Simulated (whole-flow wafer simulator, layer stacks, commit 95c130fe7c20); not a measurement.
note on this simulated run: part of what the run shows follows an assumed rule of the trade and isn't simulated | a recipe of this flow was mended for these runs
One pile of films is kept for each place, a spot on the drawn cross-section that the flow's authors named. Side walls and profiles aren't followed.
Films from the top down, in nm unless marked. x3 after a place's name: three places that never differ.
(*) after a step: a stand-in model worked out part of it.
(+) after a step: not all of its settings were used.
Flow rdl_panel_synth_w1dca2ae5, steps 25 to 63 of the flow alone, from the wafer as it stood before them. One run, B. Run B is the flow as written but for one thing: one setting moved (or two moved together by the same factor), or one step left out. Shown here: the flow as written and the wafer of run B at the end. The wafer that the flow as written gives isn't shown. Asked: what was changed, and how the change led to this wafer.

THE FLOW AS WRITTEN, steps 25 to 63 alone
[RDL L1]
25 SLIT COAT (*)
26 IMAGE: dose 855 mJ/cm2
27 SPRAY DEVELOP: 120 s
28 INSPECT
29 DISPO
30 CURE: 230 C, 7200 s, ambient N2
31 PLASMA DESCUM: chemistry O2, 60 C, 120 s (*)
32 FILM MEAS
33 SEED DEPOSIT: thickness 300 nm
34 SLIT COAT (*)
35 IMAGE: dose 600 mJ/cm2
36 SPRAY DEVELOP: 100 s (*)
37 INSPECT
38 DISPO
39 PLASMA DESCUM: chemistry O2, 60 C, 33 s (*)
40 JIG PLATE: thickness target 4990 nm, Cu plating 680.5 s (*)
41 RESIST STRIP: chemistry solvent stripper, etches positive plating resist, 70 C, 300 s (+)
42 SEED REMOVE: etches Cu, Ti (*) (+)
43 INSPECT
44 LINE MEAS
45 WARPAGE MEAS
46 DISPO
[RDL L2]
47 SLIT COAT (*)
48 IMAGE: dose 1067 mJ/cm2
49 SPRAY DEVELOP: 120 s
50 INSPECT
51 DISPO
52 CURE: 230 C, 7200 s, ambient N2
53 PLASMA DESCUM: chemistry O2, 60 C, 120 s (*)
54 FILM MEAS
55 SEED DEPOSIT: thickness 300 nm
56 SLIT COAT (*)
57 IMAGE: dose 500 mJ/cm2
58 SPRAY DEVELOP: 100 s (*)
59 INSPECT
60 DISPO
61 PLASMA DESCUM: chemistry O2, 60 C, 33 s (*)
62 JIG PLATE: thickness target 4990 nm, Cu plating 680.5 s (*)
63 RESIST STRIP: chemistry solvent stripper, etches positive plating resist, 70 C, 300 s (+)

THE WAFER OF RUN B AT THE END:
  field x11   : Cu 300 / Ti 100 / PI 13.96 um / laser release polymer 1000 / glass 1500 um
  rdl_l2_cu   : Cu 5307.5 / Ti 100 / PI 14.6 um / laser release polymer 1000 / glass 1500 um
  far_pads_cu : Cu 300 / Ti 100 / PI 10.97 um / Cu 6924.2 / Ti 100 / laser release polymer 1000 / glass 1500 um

The cause: step 40, JIG PLATE: Cu plating 340.9 s was run, where the flow has Cu plating 680.5 s.

How the change led to this, step by step:
  40 JIG PLATE: thickness target 4990 nm, Cu plating 680.5 s (*)
      rdl_l1_cu, rdl_l1_land, rdl_l1_via, rdl_l1_rim, rdl_l2_land, rdl_l2_via: Cu +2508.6 (as written it would be: Cu +5007.5)
  47 SLIT COAT (*)
      field x11, rdl_l2_rim x3: PI +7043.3 (as written it would be: PI +7600.9)
      rdl_l2_cu, rdl_l2_space: PI +7683.9 (as written it would be: PI +8899.9)
      (and at 5 more places)
  56 SLIT COAT (*)
      rdl_l1_via: ILINE-POS-THICK-GRADE-A +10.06 um (new film) (as written it would be: ILINE-POS-THICK-GRADE-A +9582.7 (new film))
      rdl_l2_cu, rdl_l2_space: ILINE-POS-THICK-GRADE-A +9555.5 (new film) (as written it would be: ILINE-POS-THICK-GRADE-A +9884.2 (new film))
      (and at 7 more places)
  58 SPRAY DEVELOP: 100 s (*)
      rdl_l2_cu: ILINE-POS-THICK-GRADE-A -9555.5 (all of it) (as written it would be: ILINE-POS-THICK-GRADE-A -9884.2 (all of it))
      rdl_l2_land: ILINE-POS-THICK-GRADE-A -7790.2 (all of it) (as written it would be: ILINE-POS-THICK-GRADE-A -7416.3 (all of it))
      (and at 1 more place)
  63 RESIST STRIP: chemistry solvent stripper, etches positive plating resist, 70 C, 300 s (+)
      rdl_l1_via: ILINE-POS-THICK-GRADE-A -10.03 um (all of it) (as written it would be: ILINE-POS-THICK-GRADE-A -9553 (all of it))
      far_pads_cu: ILINE-POS-THICK-GRADE-A -9576.7 (all of it) (as written it would be: ILINE-POS-THICK-GRADE-A -9903.4 (all of it))
      (and at 5 more places)
